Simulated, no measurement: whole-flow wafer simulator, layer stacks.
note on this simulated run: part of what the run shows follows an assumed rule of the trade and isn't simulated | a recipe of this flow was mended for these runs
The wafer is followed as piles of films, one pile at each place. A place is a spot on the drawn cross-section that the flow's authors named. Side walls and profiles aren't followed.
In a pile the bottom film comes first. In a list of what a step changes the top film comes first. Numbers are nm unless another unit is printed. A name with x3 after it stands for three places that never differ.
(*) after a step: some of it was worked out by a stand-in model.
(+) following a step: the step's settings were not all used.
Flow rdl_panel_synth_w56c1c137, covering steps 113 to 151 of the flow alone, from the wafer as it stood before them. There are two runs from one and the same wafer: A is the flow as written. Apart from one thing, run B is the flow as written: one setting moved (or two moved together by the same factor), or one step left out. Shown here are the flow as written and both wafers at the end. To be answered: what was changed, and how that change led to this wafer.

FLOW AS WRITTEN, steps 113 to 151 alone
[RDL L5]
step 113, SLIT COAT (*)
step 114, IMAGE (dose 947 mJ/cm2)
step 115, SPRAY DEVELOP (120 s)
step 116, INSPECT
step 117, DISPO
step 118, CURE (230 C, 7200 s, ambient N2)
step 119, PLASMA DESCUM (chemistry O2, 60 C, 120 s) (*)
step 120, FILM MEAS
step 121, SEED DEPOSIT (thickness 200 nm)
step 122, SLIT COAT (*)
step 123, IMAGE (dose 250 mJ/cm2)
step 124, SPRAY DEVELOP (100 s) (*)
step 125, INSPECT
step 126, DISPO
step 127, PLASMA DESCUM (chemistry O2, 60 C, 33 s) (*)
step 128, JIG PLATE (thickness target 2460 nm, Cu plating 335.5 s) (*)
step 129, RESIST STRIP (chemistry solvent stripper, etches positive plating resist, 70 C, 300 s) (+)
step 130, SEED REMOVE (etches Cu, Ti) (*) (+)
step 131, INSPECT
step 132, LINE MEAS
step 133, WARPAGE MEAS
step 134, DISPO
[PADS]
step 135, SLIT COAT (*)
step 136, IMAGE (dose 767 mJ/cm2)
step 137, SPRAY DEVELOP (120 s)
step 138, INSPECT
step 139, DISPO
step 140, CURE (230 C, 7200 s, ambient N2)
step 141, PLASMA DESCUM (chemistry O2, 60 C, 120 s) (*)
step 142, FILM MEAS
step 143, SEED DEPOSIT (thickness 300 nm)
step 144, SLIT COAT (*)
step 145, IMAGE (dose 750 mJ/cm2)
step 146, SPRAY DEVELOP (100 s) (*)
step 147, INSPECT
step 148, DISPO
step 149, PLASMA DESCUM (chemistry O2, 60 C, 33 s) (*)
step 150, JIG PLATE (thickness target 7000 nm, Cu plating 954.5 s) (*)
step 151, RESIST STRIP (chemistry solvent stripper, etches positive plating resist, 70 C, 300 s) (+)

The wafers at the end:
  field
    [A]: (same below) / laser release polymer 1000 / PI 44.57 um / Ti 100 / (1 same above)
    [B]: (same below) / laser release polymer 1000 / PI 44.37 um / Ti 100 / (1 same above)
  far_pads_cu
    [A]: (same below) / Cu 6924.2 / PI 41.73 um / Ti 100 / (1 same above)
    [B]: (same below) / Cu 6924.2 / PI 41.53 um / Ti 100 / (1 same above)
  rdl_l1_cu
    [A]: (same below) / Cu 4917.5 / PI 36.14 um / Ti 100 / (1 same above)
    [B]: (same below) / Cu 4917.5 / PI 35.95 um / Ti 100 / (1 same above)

What caused this: step 128, JIG PLATE: Cu plating 263 s was run, though the flow has Cu plating 335.5 s.

The path from the change to this, step by step:
  step 128, JIG PLATE (thickness target 2460 nm, Cu plating 335.5 s) (*)
      rdl_l5_cu, rdl_l5_land, rdl_l5_via, pads_land, pads_via: A Cu gains 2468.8 | B Cu gains 1935.3
  step 135, SLIT COAT (*)
      field: A PI gains 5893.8 | B PI gains 5695.5
      far_pads_cu: A PI gains 5797.1 | B PI gains 5599.8
      (and at 24 other places as well)
  step 144, SLIT COAT (*)
      rdl_l5_cu: A ILINE-POS-THICK-GRADE-A gains 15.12 um (new film) | B ILINE-POS-THICK-GRADE-A gains 14.94 um (new film)
      rdl_l5_space: A ILINE-POS-THICK-GRADE-A gains 15.12 um (new film) | B ILINE-POS-THICK-GRADE-A gains 14.97 um (new film)
      (and at 6 other places as well)
  step 146, SPRAY DEVELOP (100 s) (*)
      pads_cu: A ILINE-POS-THICK-GRADE-A loses 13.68 um (all of it) | B ILINE-POS-THICK-GRADE-A loses 13.65 um (all of it)
      pads_land: A ILINE-POS-THICK-GRADE-A loses 13.11 um (all of it) | B ILINE-POS-THICK-GRADE-A loses 13.16 um (all of it)
      (and at 1 other place as well)
  step 150, JIG PLATE (thickness target 7000 nm, Cu plating 954.5 s) (*)
      pads_via: A Au/Ni/Cu gains 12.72 um (new film) | B Au/Ni/Cu gains 12.79 um (new film)
  step 151, RESIST STRIP (chemistry solvent stripper, etches positive plating resist, 70 C, 300 s) (+)
      rdl_l5_cu: A ILINE-POS-THICK-GRADE-A loses 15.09 um (all of it) | B ILINE-POS-THICK-GRADE-A loses 14.91 um (all of it)
      rdl_l5_space: A ILINE-POS-THICK-GRADE-A loses 15.09 um (all of it) | B ILINE-POS-THICK-GRADE-A loses 14.94 um (all of it)
      (and at 3 other places as well)
